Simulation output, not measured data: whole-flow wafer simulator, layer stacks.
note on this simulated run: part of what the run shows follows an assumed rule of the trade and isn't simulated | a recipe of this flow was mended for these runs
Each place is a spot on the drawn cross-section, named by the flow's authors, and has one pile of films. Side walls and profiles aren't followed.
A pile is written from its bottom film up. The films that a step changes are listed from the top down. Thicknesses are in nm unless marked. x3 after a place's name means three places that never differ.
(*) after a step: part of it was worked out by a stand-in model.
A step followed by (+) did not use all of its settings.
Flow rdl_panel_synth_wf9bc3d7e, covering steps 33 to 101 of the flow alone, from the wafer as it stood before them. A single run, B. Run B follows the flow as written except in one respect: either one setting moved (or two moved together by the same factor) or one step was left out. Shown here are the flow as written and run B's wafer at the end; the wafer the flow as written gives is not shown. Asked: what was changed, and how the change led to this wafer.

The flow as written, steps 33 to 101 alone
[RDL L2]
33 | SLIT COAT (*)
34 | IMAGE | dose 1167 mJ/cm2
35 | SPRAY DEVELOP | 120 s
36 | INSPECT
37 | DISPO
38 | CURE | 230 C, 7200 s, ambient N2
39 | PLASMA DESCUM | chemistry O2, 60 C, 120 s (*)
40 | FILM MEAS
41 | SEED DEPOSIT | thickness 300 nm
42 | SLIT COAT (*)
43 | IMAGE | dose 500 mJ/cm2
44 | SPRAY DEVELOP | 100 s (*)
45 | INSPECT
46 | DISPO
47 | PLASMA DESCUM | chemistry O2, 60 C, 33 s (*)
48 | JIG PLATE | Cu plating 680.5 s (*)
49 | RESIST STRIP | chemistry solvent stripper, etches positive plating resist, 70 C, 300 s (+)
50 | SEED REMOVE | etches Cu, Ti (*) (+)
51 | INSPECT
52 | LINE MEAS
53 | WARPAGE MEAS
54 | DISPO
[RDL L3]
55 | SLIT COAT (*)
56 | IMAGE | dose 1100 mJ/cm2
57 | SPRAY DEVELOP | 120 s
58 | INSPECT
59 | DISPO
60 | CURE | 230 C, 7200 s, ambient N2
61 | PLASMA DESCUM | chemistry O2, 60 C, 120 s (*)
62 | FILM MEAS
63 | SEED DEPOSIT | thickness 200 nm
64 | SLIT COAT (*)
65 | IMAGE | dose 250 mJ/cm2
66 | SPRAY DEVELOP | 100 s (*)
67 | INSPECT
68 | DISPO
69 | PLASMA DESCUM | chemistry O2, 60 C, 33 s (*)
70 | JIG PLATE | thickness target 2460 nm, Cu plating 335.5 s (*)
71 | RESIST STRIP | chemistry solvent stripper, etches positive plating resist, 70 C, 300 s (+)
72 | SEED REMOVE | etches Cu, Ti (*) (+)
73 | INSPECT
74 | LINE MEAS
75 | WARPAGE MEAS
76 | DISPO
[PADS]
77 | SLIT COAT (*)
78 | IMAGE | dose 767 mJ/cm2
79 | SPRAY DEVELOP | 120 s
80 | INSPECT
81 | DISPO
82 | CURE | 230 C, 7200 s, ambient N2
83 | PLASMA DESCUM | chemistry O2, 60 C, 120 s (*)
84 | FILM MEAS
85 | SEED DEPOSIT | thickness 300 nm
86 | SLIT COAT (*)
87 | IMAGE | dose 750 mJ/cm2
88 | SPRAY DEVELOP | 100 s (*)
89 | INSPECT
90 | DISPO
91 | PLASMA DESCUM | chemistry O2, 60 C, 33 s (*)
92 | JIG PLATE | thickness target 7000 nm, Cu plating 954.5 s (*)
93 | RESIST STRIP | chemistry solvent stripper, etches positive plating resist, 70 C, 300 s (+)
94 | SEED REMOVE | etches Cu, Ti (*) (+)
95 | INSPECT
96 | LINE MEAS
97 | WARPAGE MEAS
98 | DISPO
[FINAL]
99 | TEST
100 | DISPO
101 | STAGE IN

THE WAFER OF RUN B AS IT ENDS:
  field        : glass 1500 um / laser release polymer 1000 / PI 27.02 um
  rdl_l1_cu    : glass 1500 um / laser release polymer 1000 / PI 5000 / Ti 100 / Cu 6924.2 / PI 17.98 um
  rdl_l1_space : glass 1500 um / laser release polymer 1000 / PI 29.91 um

Cause: step 48, JIG PLATE: Cu plating 734.9 s was run, while the flow as written has Cu plating 680.5 s.

The path from the change to this, step by step:
  48 | JIG PLATE | Cu plating 680.5 s (*)
      rdl_l2_cu, rdl_l2_land, rdl_l2_via, rdl_l2_rim, rdl_l3_land, rdl_l3_via: Cu gains 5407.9 (as written it would have been: Cu gains 5007.5)
  55 | SLIT COAT (*)
      rdl_l3_cu, rdl_l3_space: PI gains 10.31 um (as written it would have been: PI gains 9998.1)
      rdl_l2_space: PI gains 10.91 um (as written it would have been: PI gains 10.58 um)
      (also at 3 further places)
  64 | SLIT COAT (*)
      rdl_l2_via: ILINE-POS-THICK-GRADE-A gains 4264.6 (new film) (as written it would have been: ILINE-POS-THICK-GRADE-A gains 4385.9 (new film))
  71 | RESIST STRIP | chemistry solvent stripper, etches positive plating resist, 70 C, 300 s (+)
      rdl_l2_via: ILINE-POS-THICK-GRADE-A loses 4234.9 (all of it) (as written it would have been: ILINE-POS-THICK-GRADE-A loses 4356.2 (all of it))
  77 | SLIT COAT (*)
      rdl_l2_via: PI gains 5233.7 (as written it would have been: PI gains 5347.6)
      rdl_l3_via: PI gains 10.43 um (new film) (as written it would have been: PI gains 10.46 um (new film))
  86 | SLIT COAT (*)
      rdl_l1_cu: ILINE-POS-THICK-GRADE-A gains 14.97 um (new film) (as written it would have been: ILINE-POS-THICK-GRADE-A gains 14.96 um (new film))
      rdl_l2_cu: ILINE-POS-THICK-GRADE-A gains 15.35 um (new film) (as written it would have been: ILINE-POS-THICK-GRADE-A gains 15.31 um (new film))
      (also at 8 further places)
  93 | RESIST STRIP | chemistry solvent stripper, etches positive plating resist, 70 C, 300 s (+)
      rdl_l1_cu: ILINE-POS-THICK-GRADE-A loses 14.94 um (all of it) (as written it would have been: ILINE-POS-THICK-GRADE-A loses 14.93 um (all of it))
      rdl_l2_cu: ILINE-POS-THICK-GRADE-A loses 15.32 um (all of it) (as written it would have been: ILINE-POS-THICK-GRADE-A loses 15.28 um (all of it))
      (also at 8 further places)
